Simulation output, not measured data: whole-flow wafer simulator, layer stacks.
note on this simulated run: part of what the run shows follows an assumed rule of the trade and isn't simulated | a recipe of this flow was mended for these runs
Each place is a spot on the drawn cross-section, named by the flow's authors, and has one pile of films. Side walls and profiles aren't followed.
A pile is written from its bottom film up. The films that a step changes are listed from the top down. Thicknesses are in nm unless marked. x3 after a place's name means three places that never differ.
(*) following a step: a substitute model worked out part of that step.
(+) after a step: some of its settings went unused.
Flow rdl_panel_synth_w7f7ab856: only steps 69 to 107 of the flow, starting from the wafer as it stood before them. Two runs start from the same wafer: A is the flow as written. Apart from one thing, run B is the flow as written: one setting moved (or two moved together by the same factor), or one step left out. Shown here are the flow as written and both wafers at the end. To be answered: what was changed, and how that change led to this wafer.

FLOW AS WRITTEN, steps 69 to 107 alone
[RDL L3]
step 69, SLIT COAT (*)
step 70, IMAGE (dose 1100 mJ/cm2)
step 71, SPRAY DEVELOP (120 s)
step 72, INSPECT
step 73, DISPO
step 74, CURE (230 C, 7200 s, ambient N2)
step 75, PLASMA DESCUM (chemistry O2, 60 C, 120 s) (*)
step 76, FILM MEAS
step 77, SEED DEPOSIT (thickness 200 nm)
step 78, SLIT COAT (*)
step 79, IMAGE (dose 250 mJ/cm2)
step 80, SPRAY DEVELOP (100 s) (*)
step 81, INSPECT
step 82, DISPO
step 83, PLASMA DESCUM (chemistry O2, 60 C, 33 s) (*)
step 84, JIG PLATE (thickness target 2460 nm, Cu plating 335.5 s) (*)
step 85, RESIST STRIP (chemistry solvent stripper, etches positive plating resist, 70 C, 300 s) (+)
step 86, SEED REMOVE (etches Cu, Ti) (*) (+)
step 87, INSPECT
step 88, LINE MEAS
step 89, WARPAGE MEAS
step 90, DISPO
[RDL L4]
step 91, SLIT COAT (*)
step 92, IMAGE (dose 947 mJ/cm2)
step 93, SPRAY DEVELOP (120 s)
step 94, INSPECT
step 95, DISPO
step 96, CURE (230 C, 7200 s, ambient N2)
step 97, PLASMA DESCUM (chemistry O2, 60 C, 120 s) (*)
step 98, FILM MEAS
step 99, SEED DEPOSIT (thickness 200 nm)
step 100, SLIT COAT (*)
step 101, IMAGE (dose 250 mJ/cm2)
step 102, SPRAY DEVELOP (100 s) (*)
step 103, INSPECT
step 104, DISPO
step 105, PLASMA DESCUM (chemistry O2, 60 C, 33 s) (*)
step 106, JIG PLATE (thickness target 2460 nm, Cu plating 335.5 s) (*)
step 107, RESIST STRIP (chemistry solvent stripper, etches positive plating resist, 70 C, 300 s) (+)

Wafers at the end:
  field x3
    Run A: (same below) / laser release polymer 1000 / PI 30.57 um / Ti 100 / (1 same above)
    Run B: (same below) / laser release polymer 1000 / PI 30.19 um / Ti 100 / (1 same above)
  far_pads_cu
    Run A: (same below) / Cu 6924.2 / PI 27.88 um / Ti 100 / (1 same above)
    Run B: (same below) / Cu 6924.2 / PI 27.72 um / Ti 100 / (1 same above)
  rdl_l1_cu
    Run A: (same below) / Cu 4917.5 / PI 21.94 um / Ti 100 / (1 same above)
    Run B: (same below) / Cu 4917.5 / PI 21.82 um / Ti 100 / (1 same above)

The reason: step 84, JIG PLATE: Cu plating 260.7 s was run, though the flow has Cu plating 335.5 s.

The path from the change to this, step by step:
  step 84, JIG PLATE (thickness target 2460 nm, Cu plating 335.5 s) (*)
      rdl_l3_cu, rdl_l3_land, rdl_l3_via, rdl_l4_land, rdl_l4_via: A +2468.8 Cu | B +1918.4 Cu
  step 91, SLIT COAT (*)
      field x3, pads_land x2: A +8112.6 PI | B +7737.5 PI
      rdl_l1_land: A +7366.4 PI | B +7214.9 PI
      (and at 12 other places as well)
  step 100, SLIT COAT (*)
      rdl_l3_land: A +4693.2 ILINE-POS-THICK-GRADE-A (new film) | B +4856.6 ILINE-POS-THICK-GRADE-A (new film)
      rdl_l3_via: A +4627.8 ILINE-POS-THICK-GRADE-A (new film) | B +4845.1 ILINE-POS-THICK-GRADE-A (new film)
  step 107, RESIST STRIP (chemistry solvent stripper, etches positive plating resist, 70 C, 300 s) (+)
      rdl_l3_land: A -4663.5 ILINE-POS-THICK-GRADE-A (all of it) | B -4826.9 ILINE-POS-THICK-GRADE-A (all of it)
      rdl_l3_via: A -4598.1 ILINE-POS-THICK-GRADE-A (all of it) | B -4815.4 ILINE-POS-THICK-GRADE-A (all of it)
